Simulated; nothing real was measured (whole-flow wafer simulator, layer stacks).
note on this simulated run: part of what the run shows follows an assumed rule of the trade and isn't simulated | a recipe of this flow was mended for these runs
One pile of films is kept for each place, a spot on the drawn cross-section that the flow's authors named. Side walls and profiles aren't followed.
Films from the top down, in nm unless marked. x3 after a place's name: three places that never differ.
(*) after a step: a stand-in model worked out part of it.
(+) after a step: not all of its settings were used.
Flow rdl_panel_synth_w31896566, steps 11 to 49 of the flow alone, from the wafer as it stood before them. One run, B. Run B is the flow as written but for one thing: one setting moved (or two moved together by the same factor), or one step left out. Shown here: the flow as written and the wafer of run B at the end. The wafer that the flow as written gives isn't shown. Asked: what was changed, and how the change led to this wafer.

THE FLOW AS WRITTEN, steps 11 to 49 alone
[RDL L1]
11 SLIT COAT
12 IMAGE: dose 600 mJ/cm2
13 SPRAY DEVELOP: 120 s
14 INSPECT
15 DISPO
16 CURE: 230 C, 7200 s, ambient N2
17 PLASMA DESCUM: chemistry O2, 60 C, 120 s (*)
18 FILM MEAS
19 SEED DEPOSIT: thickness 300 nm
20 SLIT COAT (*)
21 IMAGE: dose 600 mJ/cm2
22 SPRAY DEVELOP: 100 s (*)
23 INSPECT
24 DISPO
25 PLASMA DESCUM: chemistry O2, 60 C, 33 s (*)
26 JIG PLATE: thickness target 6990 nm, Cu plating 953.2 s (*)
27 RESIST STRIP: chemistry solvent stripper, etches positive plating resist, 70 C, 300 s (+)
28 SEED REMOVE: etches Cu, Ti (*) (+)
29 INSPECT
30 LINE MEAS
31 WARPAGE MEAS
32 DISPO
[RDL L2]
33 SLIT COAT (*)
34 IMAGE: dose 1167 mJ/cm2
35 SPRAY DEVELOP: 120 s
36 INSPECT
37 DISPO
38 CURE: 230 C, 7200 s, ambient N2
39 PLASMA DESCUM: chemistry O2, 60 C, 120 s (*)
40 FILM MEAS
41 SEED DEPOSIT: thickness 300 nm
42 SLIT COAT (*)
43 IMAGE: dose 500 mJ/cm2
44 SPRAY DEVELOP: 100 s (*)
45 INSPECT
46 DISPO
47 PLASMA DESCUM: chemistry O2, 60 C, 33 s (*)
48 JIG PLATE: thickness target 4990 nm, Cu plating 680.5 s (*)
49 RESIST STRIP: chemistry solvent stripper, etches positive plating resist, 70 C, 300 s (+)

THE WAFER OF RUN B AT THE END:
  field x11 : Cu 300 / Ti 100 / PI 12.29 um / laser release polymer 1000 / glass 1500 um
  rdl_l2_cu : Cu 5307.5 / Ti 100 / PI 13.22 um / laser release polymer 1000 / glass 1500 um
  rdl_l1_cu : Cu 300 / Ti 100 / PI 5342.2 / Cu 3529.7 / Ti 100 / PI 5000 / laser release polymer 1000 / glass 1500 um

The cause: step 26, JIG PLATE: Cu plating 491.9 s was run, where the flow has Cu plating 953.2 s.

How the change led to this, step by step:
  26 JIG PLATE: thickness target 6990 nm, Cu plating 953.2 s (*)
      rdl_l1_cu, rdl_l1_via, rdl_l1_rim, rdl_l2_land, rdl_l2_via: Cu +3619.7 (as written it would be: Cu +7014.2)
  33 SLIT COAT (*)
      rdl_l1_space: PI +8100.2 (as written it would be: PI +10.38 um)
      field x11, rdl_l2_rim x3: PI +7289 (as written it would be: PI +8062.5)
      (and at 6 more places)
  42 SLIT COAT (*)
      rdl_l2_cu, rdl_l2_space: ILINE-POS-THICK-GRADE-A +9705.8 (new film) (as written it would be: ILINE-POS-THICK-GRADE-A +10.13 um (new film))
      rdl_l1_space: ILINE-POS-THICK-GRADE-A +10.04 um (new film) (as written it would be: ILINE-POS-THICK-GRADE-A +10.52 um (new film))
      (and at 4 more places)
  44 SPRAY DEVELOP: 100 s (*)
      rdl_l2_cu: ILINE-POS-THICK-GRADE-A -9705.8 (all of it) (as written it would be: ILINE-POS-THICK-GRADE-A -10.13 um (all of it))
      rdl_l2_land: ILINE-POS-THICK-GRADE-A -7619.7 (all of it) (as written it would be: ILINE-POS-THICK-GRADE-A -7139.5 (all of it))
      (and at 1 more place)
  49 RESIST STRIP: chemistry solvent stripper, etches positive plating resist, 70 C, 300 s (+)
      rdl_l2_space: ILINE-POS-THICK-GRADE-A -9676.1 (all of it) (as written it would be: ILINE-POS-THICK-GRADE-A -10.1 um (all of it))
      rdl_l1_space: ILINE-POS-THICK-GRADE-A -10.01 um (all of it) (as written it would be: ILINE-POS-THICK-GRADE-A -10.49 um (all of it))
      (and at 2 more places)
